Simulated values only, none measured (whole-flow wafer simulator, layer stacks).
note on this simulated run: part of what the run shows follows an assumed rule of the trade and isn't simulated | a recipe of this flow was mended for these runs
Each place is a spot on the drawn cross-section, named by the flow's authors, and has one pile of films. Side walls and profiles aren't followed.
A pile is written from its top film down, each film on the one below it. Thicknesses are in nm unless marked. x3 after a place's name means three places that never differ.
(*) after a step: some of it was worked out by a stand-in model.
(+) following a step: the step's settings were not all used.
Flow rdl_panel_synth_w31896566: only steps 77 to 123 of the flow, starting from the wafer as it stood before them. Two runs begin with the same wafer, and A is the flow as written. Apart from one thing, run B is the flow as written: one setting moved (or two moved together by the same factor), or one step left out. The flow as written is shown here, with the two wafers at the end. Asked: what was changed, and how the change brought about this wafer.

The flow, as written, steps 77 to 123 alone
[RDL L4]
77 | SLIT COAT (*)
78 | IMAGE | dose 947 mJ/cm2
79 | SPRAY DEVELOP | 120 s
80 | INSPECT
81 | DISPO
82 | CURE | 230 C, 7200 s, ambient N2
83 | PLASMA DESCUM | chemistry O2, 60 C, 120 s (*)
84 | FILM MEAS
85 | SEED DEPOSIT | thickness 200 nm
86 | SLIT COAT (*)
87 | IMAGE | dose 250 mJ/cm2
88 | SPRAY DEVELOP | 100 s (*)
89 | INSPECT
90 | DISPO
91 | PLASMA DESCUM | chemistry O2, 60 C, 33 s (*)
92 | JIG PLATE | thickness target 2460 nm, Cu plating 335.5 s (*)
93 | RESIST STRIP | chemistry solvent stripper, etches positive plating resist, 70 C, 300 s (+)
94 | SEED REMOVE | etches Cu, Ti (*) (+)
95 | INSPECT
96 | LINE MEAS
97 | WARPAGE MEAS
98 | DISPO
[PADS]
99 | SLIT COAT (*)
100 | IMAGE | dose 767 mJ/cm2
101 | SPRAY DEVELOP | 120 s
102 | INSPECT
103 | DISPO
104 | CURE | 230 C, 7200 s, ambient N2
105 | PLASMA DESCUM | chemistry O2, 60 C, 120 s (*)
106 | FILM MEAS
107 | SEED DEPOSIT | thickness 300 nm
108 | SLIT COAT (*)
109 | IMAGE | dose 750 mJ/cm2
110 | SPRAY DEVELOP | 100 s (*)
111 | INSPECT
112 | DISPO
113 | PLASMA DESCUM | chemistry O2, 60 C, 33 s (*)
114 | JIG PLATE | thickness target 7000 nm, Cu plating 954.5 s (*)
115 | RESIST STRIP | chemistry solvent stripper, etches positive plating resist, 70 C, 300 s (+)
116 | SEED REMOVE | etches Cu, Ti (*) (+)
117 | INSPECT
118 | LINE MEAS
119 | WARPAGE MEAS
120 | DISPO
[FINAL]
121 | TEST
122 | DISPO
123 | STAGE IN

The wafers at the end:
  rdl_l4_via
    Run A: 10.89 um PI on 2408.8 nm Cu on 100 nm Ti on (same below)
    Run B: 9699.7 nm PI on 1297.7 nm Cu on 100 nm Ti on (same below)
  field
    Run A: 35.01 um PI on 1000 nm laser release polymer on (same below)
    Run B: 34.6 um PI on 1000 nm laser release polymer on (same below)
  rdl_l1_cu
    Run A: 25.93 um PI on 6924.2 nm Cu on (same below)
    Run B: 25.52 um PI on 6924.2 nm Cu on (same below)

The reason: step 92, JIG PLATE: Cu plating 184.5 s was run, while the flow as written has Cu plating 335.5 s.

How this came from the change, step by step:
  92 | JIG PLATE | thickness target 2460 nm, Cu plating 335.5 s (*)
      rdl_l4_cu, rdl_l4_land, rdl_l4_via, pads_land, pads_via: A Cu gains 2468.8 | B Cu gains 1357.7
  99 | SLIT COAT (*)
      rdl_l4_via: A PI gains 10.89 um (new film) | B PI gains 9699.7 (new film)
      field: A PI gains 5893.8 | B PI gains 5485.9
      (and at 19 other places as well)
  108 | SLIT COAT (*)
      rdl_l3_land: A ILINE-POS-THICK-GRADE-A gains 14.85 um (new film) | B ILINE-POS-THICK-GRADE-A gains 14.84 um (new film)
      rdl_l4_cu: A ILINE-POS-THICK-GRADE-A gains 15.12 um (new film) | B ILINE-POS-THICK-GRADE-A gains 14.73 um (new film)
      (and at 7 other places as well)
  110 | SPRAY DEVELOP | 100 s (*)
      pads_cu: A ILINE-POS-THICK-GRADE-A loses 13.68 um (all of it) | B ILINE-POS-THICK-GRADE-A loses 13.62 um (all of it)
      pads_land: A ILINE-POS-THICK-GRADE-A loses 13.11 um (all of it) | B ILINE-POS-THICK-GRADE-A loses 13.21 um (all of it)
      (and at 1 other place as well)
  114 | JIG PLATE | thickness target 7000 nm, Cu plating 954.5 s (*)
      pads_via: A Au/Ni/Cu gains 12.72 um (new film) | B Au/Ni/Cu gains 12.86 um (new film)
  115 | RESIST STRIP | chemistry solvent stripper, etches positive plating resist, 70 C, 300 s (+)
      rdl_l3_space: A ILINE-POS-THICK-GRADE-A loses 15 um (all of it) | B ILINE-POS-THICK-GRADE-A loses 15.01 um (all of it)
      rdl_l4_cu: A ILINE-POS-THICK-GRADE-A loses 15.09 um (all of it) | B ILINE-POS-THICK-GRADE-A loses 14.7 um (all of it)
      (and at 4 other places as well)
